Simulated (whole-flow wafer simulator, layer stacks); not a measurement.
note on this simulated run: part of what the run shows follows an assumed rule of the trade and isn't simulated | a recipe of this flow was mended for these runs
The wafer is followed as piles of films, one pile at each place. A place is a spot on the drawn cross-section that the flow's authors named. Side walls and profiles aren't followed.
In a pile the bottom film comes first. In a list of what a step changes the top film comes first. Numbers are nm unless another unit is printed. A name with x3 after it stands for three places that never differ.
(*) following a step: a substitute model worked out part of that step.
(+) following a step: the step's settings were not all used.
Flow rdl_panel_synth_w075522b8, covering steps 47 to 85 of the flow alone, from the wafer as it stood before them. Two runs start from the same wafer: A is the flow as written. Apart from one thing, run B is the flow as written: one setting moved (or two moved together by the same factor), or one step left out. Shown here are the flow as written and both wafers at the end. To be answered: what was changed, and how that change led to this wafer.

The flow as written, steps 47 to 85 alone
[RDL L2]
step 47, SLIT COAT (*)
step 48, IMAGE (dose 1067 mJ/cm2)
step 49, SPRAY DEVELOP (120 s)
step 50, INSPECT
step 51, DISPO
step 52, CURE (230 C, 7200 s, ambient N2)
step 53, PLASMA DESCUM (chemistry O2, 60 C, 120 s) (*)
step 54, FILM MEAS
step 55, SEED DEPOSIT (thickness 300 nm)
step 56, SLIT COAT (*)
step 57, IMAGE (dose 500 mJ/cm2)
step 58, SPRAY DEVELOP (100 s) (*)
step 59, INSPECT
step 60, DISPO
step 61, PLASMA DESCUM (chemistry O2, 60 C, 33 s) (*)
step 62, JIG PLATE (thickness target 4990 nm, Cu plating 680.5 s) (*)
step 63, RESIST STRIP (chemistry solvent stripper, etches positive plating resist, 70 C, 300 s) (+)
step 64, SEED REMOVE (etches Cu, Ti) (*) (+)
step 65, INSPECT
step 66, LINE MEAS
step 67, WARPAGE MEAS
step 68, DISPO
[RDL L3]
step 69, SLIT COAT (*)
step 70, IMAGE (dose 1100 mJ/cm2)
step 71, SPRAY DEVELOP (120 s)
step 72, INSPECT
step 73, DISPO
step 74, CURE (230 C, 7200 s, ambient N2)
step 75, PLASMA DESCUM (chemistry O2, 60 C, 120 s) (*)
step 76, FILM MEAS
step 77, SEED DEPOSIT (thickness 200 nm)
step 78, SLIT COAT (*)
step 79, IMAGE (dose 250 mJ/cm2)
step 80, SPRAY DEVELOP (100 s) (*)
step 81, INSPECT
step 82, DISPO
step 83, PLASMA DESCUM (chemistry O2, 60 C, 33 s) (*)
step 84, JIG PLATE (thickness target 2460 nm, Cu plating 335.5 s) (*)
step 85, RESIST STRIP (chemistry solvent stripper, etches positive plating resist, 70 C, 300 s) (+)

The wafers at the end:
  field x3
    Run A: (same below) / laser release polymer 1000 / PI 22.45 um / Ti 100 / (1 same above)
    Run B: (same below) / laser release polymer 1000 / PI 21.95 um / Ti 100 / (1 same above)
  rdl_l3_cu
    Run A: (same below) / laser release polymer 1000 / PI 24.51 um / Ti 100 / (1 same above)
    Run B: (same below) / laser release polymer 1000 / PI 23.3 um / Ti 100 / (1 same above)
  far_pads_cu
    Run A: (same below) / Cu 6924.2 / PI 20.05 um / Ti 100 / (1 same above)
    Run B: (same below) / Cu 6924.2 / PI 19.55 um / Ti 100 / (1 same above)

Cause: step 62, JIG PLATE: Cu plating 459.3 s was run, whereas the flow has Cu plating 680.5 s.

How this came from the change, step by step:
  step 62, JIG PLATE (thickness target 4990 nm, Cu plating 680.5 s) (*)
      rdl_l2_cu, rdl_l2_land, rdl_l2_via, rdl_l2_rim, rdl_l3_land, rdl_l3_via: A Cu gains 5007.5 | B Cu gains 3379.8
  step 69, SLIT COAT (*)
      rdl_l2_space: A PI gains 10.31 um | B PI gains 9023.8
      field x3, pads_land x2: A PI gains 7936.4 | B PI gains 7435.7
      (also at 12 further places)
  step 78, SLIT COAT (*)
      rdl_l3_cu, rdl_l3_space: A ILINE-POS-THICK-GRADE-A gains 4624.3 (new film) | B ILINE-POS-THICK-GRADE-A gains 4510.3 (new film)
      rdl_l2_cu: A ILINE-POS-THICK-GRADE-A gains 5163.2 (new film) | B ILINE-POS-THICK-GRADE-A gains 5053.4 (new film)
      (also at 5 further places)
  step 80, SPRAY DEVELOP (100 s) (*)
      rdl_l3_cu: A ILINE-POS-THICK-GRADE-A loses 4624.3 (all of it) | B ILINE-POS-THICK-GRADE-A loses 4510.3 (all of it)
      rdl_l3_land: A ILINE-POS-THICK-GRADE-A loses 2880.1 (all of it) | B ILINE-POS-THICK-GRADE-A loses 2986.1 (all of it)
  step 85, RESIST STRIP (chemistry solvent stripper, etches positive plating resist, 70 C, 300 s) (+)
      rdl_l2_cu: A ILINE-POS-THICK-GRADE-A loses 5133.5 (all of it) | B ILINE-POS-THICK-GRADE-A loses 5023.7 (all of it)
      rdl_l2_space: A ILINE-POS-THICK-GRADE-A loses 5505.7 (all of it) | B ILINE-POS-THICK-GRADE-A loses 5276.9 (all of it)
      (also at 4 further places)
